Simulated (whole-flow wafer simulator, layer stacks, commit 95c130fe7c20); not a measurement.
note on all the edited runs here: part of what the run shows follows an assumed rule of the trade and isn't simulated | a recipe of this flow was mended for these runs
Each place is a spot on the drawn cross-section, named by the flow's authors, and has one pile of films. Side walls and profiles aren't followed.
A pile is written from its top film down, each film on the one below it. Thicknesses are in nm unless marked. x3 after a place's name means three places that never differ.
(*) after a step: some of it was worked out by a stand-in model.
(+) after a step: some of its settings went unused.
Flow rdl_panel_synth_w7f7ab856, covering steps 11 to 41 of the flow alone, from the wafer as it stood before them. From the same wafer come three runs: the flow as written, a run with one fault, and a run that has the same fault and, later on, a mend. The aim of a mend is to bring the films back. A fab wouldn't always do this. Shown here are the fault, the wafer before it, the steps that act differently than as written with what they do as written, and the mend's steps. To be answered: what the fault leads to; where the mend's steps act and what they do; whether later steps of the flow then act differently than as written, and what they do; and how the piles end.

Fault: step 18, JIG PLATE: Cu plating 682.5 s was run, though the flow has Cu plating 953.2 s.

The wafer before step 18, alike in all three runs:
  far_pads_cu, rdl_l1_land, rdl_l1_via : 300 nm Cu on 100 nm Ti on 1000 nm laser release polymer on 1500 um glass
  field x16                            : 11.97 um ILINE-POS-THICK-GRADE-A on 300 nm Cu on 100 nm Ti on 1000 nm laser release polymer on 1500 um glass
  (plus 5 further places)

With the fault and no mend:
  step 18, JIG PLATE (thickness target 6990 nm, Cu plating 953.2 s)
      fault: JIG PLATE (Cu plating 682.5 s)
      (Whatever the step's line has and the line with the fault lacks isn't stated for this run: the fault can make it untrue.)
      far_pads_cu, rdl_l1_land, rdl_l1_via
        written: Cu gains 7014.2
        fault: Cu gains 5022.3
  Later steps of the flow acting differently than as written:
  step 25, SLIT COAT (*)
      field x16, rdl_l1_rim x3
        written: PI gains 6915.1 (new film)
        fault: PI gains 6340.3 (new film)
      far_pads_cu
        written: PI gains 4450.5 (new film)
        fault: PI gains 4617.4 (new film)
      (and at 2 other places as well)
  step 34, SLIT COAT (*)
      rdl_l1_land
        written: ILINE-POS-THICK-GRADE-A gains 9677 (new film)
        fault: ILINE-POS-THICK-GRADE-A gains 10.17 um (new film)
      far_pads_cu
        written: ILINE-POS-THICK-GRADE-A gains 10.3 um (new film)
        fault: ILINE-POS-THICK-GRADE-A gains 10.79 um (new film)
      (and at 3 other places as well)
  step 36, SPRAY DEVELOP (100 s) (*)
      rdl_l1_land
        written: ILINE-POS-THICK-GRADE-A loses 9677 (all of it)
        fault: ILINE-POS-THICK-GRADE-A loses 10.17 um (all of it)
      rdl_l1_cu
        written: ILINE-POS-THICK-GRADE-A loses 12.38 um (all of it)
        fault: ILINE-POS-THICK-GRADE-A loses 12.5 um (all of it)
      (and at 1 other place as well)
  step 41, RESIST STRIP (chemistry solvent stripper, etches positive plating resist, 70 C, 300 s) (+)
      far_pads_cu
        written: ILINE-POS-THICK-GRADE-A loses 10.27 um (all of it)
        fault: ILINE-POS-THICK-GRADE-A loses 10.77 um (all of it)
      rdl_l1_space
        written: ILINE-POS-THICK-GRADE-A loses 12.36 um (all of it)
        fault: ILINE-POS-THICK-GRADE-A loses 12.51 um (all of it)
  The piles end different from the flow's at field x16, far_pads_cu, rdl_l1_cu, rdl_l1_space, rdl_l1_land, rdl_l1_via, rdl_l1_rim x3 by more than 2% or 0.5 nm, whichever is larger.
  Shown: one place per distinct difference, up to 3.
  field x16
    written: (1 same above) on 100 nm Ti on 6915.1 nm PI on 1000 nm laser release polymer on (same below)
    fault: (1 same above) on 100 nm Ti on 6340.3 nm PI on 1000 nm laser release polymer on (same below)
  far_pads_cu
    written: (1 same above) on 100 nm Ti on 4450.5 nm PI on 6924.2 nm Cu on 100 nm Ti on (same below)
    fault: (1 same above) on 100 nm Ti on 4617.4 nm PI on 4932.3 nm Cu on 100 nm Ti on (same below)
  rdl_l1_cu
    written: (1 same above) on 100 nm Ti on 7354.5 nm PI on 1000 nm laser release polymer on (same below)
    fault: (1 same above) on 100 nm Ti on 6654.8 nm PI on 1000 nm laser release polymer on (same below)

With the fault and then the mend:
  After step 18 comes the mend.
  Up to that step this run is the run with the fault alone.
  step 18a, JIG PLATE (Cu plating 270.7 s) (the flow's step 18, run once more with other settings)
      far_pads_cu, rdl_l1_land, rdl_l1_via
        Cu gains 1992
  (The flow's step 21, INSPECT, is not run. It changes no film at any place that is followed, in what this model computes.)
  None of the later steps of the flow acts differently than as written at any place that is followed.
  The piles end the same as the flow's at every place that both follow.
